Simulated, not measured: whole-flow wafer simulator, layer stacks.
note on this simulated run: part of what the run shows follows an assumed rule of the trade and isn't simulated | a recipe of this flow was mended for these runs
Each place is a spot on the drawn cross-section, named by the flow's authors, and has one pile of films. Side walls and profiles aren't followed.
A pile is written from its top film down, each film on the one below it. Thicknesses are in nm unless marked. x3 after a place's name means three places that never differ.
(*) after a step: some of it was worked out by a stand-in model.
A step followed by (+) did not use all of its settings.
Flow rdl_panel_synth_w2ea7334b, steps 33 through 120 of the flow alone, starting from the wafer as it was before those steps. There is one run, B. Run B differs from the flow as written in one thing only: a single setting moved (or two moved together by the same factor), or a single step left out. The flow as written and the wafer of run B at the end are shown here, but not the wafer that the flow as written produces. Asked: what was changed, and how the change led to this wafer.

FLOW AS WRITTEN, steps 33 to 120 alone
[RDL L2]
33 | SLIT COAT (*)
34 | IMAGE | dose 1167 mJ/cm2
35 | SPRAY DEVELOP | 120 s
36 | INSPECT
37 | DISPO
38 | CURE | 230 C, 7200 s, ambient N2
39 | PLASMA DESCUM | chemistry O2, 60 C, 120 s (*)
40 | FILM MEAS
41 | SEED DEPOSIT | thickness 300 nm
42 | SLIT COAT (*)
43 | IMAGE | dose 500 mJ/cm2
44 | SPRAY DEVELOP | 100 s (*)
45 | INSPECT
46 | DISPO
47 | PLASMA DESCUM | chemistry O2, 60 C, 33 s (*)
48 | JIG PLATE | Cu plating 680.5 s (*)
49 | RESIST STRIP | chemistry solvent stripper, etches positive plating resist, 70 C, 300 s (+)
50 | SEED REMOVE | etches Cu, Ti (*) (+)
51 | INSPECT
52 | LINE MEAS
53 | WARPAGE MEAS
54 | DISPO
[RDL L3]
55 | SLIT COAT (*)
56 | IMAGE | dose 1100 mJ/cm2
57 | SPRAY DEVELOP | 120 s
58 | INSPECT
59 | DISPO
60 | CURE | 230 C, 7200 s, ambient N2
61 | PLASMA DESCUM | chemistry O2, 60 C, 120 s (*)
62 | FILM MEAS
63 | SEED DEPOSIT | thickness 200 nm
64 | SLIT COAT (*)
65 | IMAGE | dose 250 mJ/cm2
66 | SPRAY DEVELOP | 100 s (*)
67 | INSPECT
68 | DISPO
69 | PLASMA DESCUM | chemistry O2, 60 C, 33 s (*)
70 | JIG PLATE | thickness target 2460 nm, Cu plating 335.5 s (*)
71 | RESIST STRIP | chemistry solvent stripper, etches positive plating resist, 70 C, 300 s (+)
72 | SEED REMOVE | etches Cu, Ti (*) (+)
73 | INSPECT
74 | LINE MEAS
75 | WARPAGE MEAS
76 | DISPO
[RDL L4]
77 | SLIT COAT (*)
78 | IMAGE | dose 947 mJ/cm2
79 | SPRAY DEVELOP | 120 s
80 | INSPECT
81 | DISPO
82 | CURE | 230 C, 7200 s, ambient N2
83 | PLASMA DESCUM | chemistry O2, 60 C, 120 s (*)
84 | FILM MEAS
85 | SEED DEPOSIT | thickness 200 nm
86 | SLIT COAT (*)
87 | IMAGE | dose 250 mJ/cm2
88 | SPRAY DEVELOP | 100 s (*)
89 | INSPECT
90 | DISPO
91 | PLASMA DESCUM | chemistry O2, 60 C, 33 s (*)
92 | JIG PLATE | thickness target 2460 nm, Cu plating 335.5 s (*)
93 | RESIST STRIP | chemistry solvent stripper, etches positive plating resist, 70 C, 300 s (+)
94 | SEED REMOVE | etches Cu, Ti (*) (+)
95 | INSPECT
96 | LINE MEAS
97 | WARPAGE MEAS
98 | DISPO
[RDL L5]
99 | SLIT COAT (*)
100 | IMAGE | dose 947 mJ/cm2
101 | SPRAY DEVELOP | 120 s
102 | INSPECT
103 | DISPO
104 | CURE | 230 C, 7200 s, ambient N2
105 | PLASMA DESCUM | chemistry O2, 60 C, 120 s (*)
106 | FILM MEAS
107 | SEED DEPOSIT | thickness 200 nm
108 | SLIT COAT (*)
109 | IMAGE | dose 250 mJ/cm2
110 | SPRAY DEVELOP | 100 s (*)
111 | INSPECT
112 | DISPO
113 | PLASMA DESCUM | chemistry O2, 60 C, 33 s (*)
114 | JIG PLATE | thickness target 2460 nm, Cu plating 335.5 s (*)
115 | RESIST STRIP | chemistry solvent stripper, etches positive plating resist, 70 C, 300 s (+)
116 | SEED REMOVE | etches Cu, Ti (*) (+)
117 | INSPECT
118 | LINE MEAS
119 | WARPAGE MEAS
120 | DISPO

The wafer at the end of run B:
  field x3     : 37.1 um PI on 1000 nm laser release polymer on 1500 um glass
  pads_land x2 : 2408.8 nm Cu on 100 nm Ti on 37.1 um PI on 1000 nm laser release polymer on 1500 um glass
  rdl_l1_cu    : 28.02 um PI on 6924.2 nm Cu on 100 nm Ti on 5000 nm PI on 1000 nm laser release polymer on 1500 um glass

The reason: step 48, JIG PLATE: Cu plating 626.1 s was run, whereas the flow has Cu plating 680.5 s.

Step by step, how the change led to this:
  48 | JIG PLATE | Cu plating 680.5 s (*)
      rdl_l2_cu, rdl_l2_land, rdl_l2_via, rdl_l2_rim, rdl_l3_land, rdl_l3_via: +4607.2 Cu (it would be, as written: +5007.5 Cu)
  55 | SLIT COAT (*)
      rdl_l3_cu, rdl_l3_space: +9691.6 PI (it would be, as written: +9998.1 PI)
      rdl_l2_space: +10.25 um PI (it would be, as written: +10.58 um PI)
      (and at 2 other places as well)
  64 | SLIT COAT (*)
      rdl_l2_via: +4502 ILINE-POS-THICK-GRADE-A (new film) (it would be, as written: +4385.9 ILINE-POS-THICK-GRADE-A (new film))
  71 | RESIST STRIP | chemistry solvent stripper, etches positive plating resist, 70 C, 300 s (+)
      rdl_l2_via: -4472.3 ILINE-POS-THICK-GRADE-A (all of it) (it would be, as written: -4356.2 ILINE-POS-THICK-GRADE-A (all of it))
  77 | SLIT COAT (*)
      rdl_l3_via: +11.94 um PI (new film) (it would be, as written: +11.89 um PI (new film))
